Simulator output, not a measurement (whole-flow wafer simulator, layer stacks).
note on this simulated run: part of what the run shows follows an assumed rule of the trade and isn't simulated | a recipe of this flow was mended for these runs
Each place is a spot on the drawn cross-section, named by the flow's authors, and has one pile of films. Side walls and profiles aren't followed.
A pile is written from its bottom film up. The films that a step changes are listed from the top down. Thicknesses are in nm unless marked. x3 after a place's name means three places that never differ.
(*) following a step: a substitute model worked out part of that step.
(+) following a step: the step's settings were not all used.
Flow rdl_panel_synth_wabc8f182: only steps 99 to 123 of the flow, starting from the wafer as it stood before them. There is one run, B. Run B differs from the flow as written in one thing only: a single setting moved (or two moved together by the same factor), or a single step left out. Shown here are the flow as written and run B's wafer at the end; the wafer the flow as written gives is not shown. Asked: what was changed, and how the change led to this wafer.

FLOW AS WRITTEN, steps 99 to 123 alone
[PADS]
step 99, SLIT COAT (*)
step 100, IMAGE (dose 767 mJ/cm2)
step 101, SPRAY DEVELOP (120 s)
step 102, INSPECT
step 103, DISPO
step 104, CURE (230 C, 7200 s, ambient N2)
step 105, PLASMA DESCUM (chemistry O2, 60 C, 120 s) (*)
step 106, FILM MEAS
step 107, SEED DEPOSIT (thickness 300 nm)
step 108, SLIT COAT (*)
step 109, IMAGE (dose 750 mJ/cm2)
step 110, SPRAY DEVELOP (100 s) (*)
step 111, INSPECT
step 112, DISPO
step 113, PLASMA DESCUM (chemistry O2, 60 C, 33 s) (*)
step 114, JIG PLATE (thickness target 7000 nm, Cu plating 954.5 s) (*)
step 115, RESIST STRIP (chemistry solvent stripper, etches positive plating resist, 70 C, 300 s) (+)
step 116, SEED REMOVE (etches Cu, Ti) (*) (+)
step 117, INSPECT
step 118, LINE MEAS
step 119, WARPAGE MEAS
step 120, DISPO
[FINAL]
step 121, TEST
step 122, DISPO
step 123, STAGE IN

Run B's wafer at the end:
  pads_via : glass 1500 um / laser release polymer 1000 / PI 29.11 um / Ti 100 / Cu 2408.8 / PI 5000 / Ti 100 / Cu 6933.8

The reason: step 101, SPRAY DEVELOP: 120 s, was skipped.

The path from the change to this, step by step:
  step 108, SLIT COAT (*)
      pads_cu: +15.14 um ILINE-POS-THICK-GRADE-A (new film) (as written it would have been: +13.68 um ILINE-POS-THICK-GRADE-A (new film))
      pads_space: +15.4 um ILINE-POS-THICK-GRADE-A (new film) (as written it would have been: +14.2 um ILINE-POS-THICK-GRADE-A (new film))
      (also at 2 further places)
  step 110, SPRAY DEVELOP (100 s) (*)
      pads_cu: -15.14 um ILINE-POS-THICK-GRADE-A (all of it) (as written it would have been: -13.68 um ILINE-POS-THICK-GRADE-A (all of it))
      pads_land: -14.77 um ILINE-POS-THICK-GRADE-A (all of it) (as written it would have been: -13.11 um ILINE-POS-THICK-GRADE-A (all of it))
      (also at 1 further place)
  step 114, JIG PLATE (thickness target 7000 nm, Cu plating 954.5 s) (*)
      pads_via: +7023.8 Cu (as written it would have been: +8307.4 Cu)
  step 115, RESIST STRIP (chemistry solvent stripper, etches positive plating resist, 70 C, 300 s) (+)
      pads_space: -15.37 um ILINE-POS-THICK-GRADE-A (all of it) (as written it would have been: -14.17 um ILINE-POS-THICK-GRADE-A (all of it))
If metal films that touch count as one body, pads_via has 2 bodies (between them, from the top down: PI 5000); the flow as written gives 1 body.
